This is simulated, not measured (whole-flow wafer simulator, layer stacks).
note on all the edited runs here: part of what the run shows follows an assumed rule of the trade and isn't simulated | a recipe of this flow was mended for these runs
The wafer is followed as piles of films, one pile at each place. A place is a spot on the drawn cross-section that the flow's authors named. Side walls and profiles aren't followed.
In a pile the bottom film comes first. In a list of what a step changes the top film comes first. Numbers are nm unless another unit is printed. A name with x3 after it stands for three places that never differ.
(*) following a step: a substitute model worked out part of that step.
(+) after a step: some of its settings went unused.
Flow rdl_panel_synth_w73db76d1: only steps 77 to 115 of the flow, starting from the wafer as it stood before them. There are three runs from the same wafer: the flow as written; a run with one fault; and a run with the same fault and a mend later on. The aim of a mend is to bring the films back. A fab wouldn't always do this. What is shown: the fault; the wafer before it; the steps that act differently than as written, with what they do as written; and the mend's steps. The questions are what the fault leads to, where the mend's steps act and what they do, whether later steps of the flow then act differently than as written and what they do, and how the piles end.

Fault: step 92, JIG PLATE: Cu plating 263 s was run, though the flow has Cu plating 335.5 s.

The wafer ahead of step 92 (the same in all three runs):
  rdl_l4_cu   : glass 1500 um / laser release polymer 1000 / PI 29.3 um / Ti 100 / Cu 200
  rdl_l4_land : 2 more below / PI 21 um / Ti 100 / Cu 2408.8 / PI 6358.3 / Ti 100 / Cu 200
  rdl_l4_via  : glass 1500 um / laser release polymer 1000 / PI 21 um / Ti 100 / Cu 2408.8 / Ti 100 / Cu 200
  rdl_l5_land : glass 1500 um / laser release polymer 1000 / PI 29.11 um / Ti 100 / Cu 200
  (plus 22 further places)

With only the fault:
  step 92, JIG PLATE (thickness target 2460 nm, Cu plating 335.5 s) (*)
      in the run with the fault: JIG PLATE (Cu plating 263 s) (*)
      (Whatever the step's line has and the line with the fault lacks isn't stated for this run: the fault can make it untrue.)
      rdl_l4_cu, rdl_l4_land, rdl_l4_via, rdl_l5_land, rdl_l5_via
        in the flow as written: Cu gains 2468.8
        in the run with the fault: Cu gains 1935.3
  Steps further on in the flow that do not act as written (not shown: 1 more step that differs only slightly, by at most 2% or 0.5 nm, whichever is larger):
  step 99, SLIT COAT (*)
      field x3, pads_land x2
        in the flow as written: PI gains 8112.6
        in the run with the fault: PI gains 7748.9
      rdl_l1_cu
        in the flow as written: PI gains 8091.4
        in the run with the fault: PI gains 7727.9
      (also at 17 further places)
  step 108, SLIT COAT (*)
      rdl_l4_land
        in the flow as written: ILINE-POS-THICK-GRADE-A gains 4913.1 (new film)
        in the run with the fault: ILINE-POS-THICK-GRADE-A gains 5066.8 (new film)
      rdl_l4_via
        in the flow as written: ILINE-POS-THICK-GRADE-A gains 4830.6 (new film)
        in the run with the fault: ILINE-POS-THICK-GRADE-A gains 5041.4 (new film)
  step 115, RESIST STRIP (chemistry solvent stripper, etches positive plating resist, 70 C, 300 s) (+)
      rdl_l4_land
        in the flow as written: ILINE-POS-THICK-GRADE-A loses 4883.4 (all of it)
        in the run with the fault: ILINE-POS-THICK-GRADE-A loses 5037.1 (all of it)
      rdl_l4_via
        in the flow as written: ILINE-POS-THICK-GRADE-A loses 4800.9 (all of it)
        in the run with the fault: ILINE-POS-THICK-GRADE-A loses 5011.7 (all of it)
  The piles end different from the flow's at rdl_l3_cu, rdl_l3_land, rdl_l4_cu, rdl_l4_land, rdl_l4_via, rdl_l5_land, rdl_l5_via by more than 2% or 0.5 nm, whichever is larger.
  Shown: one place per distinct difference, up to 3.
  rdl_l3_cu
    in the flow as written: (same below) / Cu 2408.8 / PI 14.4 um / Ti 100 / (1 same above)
    in the run with the fault: (same below) / Cu 2408.8 / PI 14.04 um / Ti 100 / (1 same above)
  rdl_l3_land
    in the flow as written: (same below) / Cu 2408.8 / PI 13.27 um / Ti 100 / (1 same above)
    in the run with the fault: (same below) / Cu 2408.8 / PI 12.91 um / Ti 100 / (1 same above)
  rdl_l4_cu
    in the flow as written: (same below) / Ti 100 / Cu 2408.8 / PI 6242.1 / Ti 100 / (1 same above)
    in the run with the fault: (same below) / Ti 100 / Cu 1875.3 / PI 6251.9 / Ti 100 / (1 same above)

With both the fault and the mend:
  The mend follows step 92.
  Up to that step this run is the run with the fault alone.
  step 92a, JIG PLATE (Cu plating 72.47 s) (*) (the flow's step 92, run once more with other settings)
      rdl_l4_cu, rdl_l4_land, rdl_l4_via, rdl_l5_land, rdl_l5_via
        Cu gains 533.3
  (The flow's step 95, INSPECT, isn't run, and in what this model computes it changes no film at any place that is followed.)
  Every later step of the flow that is run acts as written, at every place that is followed, to within 2% or 0.5 nm, whichever is larger.
  When the end is reached, the piles differ only a little from the flow's at the places that both follow, at most by 2% or 0.5 nm, whichever is larger.
